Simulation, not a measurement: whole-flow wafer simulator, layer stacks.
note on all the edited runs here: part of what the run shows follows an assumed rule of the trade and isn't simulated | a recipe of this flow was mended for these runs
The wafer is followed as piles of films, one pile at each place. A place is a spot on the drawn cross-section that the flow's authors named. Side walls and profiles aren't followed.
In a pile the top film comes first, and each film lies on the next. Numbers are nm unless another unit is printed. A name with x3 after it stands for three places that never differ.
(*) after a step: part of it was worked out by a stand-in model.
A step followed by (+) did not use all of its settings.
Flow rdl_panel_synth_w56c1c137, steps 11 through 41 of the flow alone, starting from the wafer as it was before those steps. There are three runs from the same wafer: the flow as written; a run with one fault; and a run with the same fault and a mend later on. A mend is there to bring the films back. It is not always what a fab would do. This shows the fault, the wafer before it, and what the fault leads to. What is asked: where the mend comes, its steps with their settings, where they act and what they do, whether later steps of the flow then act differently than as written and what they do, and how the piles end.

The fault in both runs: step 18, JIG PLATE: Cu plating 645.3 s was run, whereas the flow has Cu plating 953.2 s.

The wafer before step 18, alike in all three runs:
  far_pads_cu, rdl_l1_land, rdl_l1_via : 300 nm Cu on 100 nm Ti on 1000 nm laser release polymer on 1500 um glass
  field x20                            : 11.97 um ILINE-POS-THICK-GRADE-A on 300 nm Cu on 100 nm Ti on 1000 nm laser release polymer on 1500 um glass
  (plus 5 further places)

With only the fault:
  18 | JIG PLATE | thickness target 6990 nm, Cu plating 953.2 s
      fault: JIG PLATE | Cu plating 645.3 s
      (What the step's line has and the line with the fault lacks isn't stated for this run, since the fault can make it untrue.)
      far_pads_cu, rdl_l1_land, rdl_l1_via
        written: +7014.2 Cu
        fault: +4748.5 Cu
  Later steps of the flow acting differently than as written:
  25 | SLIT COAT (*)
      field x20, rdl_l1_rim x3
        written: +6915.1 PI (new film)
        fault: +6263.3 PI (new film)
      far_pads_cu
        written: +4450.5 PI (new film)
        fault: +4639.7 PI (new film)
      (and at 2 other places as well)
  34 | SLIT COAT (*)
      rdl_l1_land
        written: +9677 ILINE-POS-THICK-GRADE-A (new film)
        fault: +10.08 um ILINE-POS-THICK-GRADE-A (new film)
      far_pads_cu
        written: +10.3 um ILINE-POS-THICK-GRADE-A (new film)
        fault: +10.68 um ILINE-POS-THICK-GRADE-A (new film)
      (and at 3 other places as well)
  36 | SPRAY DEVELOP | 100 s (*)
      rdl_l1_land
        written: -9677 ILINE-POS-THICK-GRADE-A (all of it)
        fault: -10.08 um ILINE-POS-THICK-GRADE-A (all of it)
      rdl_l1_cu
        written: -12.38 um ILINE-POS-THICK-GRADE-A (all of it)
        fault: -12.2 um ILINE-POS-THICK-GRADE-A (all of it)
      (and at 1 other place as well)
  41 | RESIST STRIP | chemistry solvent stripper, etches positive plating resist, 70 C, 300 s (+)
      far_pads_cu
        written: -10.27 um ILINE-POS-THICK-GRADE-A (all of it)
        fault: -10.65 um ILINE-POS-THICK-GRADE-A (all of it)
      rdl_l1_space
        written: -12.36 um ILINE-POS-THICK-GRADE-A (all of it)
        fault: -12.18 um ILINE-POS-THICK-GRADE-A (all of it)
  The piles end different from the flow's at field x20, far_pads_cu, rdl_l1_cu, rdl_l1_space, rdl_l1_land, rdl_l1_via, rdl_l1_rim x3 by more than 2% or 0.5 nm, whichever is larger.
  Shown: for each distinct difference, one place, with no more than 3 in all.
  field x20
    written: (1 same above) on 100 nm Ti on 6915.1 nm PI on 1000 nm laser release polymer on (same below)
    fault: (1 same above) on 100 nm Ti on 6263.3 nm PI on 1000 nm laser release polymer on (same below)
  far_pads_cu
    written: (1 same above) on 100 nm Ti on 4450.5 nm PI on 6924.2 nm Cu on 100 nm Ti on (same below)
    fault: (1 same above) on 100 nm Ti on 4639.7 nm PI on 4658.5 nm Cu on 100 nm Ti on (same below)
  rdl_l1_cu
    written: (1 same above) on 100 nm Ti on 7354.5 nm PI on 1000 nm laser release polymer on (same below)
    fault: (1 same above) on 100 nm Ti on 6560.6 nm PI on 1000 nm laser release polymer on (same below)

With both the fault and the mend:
  After step 18 comes the mend.
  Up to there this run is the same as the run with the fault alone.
  18a | JIG PLATE | Cu plating 307.9 s (a further turn of the flow's step 18, with different settings)
      far_pads_cu, rdl_l1_land, rdl_l1_via
        +2265.7 Cu
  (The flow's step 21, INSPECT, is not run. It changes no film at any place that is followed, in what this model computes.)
  Later steps of the flow that are run all act as written at every place that is followed.
  By the end, the piles equal the flow's at every place that both follow.
